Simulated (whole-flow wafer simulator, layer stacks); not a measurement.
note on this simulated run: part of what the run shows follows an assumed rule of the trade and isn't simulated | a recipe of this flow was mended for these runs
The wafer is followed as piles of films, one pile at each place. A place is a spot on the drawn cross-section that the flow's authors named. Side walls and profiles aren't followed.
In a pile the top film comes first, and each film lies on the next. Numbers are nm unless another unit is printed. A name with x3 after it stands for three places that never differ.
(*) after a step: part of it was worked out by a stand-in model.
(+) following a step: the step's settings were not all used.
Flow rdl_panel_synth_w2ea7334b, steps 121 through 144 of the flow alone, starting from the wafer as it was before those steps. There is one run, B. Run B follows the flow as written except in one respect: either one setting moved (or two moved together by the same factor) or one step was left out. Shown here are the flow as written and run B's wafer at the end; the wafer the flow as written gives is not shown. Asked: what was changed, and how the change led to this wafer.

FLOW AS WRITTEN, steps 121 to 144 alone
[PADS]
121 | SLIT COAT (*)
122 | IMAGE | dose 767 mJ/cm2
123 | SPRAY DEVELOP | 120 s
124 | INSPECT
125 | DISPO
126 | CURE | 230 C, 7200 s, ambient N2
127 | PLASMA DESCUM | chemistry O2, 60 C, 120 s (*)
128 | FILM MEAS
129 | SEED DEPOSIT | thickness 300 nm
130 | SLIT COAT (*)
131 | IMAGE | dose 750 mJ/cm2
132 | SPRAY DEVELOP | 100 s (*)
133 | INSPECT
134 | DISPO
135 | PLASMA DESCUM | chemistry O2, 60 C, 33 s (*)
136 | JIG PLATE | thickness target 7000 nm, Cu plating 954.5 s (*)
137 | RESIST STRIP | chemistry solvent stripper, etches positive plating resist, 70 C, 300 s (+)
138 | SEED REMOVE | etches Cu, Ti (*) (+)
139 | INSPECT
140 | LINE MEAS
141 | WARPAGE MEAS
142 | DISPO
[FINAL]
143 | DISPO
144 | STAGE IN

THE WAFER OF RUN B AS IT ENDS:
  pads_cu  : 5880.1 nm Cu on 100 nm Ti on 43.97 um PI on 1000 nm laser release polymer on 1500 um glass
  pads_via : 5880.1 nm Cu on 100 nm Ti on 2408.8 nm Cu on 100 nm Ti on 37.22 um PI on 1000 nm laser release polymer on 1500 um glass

Cause: step 136, JIG PLATE: Cu plating 811.3 s was run, while the flow as written has Cu plating 954.5 s.

The path from the change to this, step by step:
  136 | JIG PLATE | thickness target 7000 nm, Cu plating 954.5 s (*)
      pads_cu, pads_land: +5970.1 Cu (in the flow as written it would be: +7023.8 Cu)
      pads_via: +5970.1 Cu (in the flow as written it would be: +8307.4 Cu)
